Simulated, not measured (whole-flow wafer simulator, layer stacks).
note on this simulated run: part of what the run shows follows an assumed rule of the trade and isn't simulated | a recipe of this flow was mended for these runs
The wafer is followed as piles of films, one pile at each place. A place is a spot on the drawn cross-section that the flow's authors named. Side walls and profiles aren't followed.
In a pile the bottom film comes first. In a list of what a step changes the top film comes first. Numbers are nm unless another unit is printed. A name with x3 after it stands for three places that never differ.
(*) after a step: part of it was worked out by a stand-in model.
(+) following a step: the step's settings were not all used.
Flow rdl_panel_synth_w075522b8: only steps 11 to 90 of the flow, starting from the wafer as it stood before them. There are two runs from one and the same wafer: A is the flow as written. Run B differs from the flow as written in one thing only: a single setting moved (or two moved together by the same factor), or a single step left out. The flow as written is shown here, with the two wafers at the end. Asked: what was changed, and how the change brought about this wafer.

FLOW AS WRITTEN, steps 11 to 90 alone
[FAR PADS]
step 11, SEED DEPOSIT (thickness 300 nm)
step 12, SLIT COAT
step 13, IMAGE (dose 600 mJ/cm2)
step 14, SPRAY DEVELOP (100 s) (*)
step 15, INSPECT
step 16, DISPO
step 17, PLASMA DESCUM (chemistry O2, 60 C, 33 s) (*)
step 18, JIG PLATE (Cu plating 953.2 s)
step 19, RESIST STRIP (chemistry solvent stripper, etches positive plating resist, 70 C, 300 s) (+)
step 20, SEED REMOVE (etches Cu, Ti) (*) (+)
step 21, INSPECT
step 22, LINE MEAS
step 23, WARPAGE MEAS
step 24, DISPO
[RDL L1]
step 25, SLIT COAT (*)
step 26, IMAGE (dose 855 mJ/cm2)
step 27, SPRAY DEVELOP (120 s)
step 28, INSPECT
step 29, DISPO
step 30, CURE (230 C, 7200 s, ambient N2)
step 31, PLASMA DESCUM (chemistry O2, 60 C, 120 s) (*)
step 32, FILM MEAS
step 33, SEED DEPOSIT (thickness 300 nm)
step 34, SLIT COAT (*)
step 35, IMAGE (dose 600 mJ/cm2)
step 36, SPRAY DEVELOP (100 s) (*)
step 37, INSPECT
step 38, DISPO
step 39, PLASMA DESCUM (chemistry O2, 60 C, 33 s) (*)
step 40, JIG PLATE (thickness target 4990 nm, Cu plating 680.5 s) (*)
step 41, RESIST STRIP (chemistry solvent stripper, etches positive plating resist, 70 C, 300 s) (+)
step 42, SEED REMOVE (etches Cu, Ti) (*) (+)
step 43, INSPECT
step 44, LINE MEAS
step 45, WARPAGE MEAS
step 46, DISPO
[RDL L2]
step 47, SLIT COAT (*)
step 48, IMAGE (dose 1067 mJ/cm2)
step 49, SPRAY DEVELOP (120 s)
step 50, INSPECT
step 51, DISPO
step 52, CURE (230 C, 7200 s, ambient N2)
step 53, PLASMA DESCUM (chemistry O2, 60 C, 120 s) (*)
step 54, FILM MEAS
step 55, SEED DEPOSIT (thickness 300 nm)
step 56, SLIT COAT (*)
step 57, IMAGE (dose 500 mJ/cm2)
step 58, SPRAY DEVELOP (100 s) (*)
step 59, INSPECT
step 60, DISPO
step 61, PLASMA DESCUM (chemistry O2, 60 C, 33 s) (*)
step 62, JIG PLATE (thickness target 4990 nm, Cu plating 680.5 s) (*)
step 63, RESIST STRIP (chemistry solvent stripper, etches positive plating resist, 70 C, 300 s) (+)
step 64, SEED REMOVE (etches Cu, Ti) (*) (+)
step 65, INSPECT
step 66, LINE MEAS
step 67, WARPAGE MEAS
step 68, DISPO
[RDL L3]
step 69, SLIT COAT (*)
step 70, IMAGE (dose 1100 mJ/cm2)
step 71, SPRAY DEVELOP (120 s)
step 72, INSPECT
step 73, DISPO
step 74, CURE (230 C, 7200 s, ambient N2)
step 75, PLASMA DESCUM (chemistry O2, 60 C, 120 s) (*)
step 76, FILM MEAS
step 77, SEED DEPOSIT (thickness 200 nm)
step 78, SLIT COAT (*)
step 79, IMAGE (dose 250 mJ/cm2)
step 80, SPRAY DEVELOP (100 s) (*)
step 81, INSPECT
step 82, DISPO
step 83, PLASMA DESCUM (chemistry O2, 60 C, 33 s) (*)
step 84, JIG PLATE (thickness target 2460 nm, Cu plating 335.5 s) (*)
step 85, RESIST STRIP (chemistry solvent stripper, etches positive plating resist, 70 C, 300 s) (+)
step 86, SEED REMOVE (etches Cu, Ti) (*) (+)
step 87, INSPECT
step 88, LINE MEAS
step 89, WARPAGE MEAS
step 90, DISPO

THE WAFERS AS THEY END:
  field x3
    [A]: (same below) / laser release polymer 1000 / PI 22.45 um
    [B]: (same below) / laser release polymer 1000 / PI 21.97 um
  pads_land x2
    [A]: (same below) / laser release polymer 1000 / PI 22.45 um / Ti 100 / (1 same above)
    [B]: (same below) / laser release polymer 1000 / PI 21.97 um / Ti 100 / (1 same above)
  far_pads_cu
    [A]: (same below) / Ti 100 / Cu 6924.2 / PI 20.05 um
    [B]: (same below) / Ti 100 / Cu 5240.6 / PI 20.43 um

What caused this: step 18, JIG PLATE: Cu plating 724.4 s was run, though the flow has Cu plating 953.2 s.

The path from the change to this, step by step:
  step 18, JIG PLATE (Cu plating 953.2 s)
      far_pads_cu, rdl_l1_land, rdl_l1_via: A +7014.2 Cu | B +5330.6 Cu
  step 25, SLIT COAT (*)
      field x3, rdl_l2_cu, rdl_l2_space and 10 more: A +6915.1 PI (new film) | B +6427.7 PI (new film)
      far_pads_cu: A +4450.5 PI (new film) | B +4592.1 PI (new film)
      (as well as at 2 more places)
  step 34, SLIT COAT (*)
      far_pads_cu: A +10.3 um ILINE-POS-THICK-GRADE-A (new film) | B +10.58 um ILINE-POS-THICK-GRADE-A (new film)
      rdl_l1_cu: A +12.38 um ILINE-POS-THICK-GRADE-A (new film) | B +12.25 um ILINE-POS-THICK-GRADE-A (new film)
      (as well as at 3 more places)
  step 36, SPRAY DEVELOP (100 s) (*)
      rdl_l1_cu: A -12.38 um ILINE-POS-THICK-GRADE-A (all of it) | B -12.25 um ILINE-POS-THICK-GRADE-A (all of it)
      rdl_l1_land: A -9677 ILINE-POS-THICK-GRADE-A (all of it) | B -9971.6 ILINE-POS-THICK-GRADE-A (all of it)
      (as well as at 1 more place)
  step 41, RESIST STRIP (chemistry solvent stripper, etches positive plating resist, 70 C, 300 s) (+)
      far_pads_cu: A -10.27 um ILINE-POS-THICK-GRADE-A (all of it) | B -10.55 um ILINE-POS-THICK-GRADE-A (all of it)
      rdl_l1_space: A -12.36 um ILINE-POS-THICK-GRADE-A (all of it) | B -12.23 um ILINE-POS-THICK-GRADE-A (all of it)
  step 47, SLIT COAT (*)
      far_pads_cu: A +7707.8 PI | B +7886 PI
      rdl_l1_cu: A +5962.6 PI (new film) | B +5721.6 PI (new film)
      (as well as at 3 more places)
  step 56, SLIT COAT (*)
      far_pads_cu: A +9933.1 ILINE-POS-THICK-GRADE-A (new film) | B +10.01 um ILINE-POS-THICK-GRADE-A (new film)
      rdl_l1_cu: A +10.04 um ILINE-POS-THICK-GRADE-A (new film) | B +9823.3 ILINE-POS-THICK-GRADE-A (new film)
      (as well as at 1 more place)
  step 63, RESIST STRIP (chemistry solvent stripper, etches positive plating resist, 70 C, 300 s) (+)
      rdl_l1_cu: A -10.01 um ILINE-POS-THICK-GRADE-A (all of it) | B -9793.6 ILINE-POS-THICK-GRADE-A (all of it)
      rdl_l1_space: A -10.99 um ILINE-POS-THICK-GRADE-A (all of it) | B -10.87 um ILINE-POS-THICK-GRADE-A (all of it)
  step 69, SLIT COAT (*)
      rdl_l1_cu: A +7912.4 PI | B +7722.6 PI
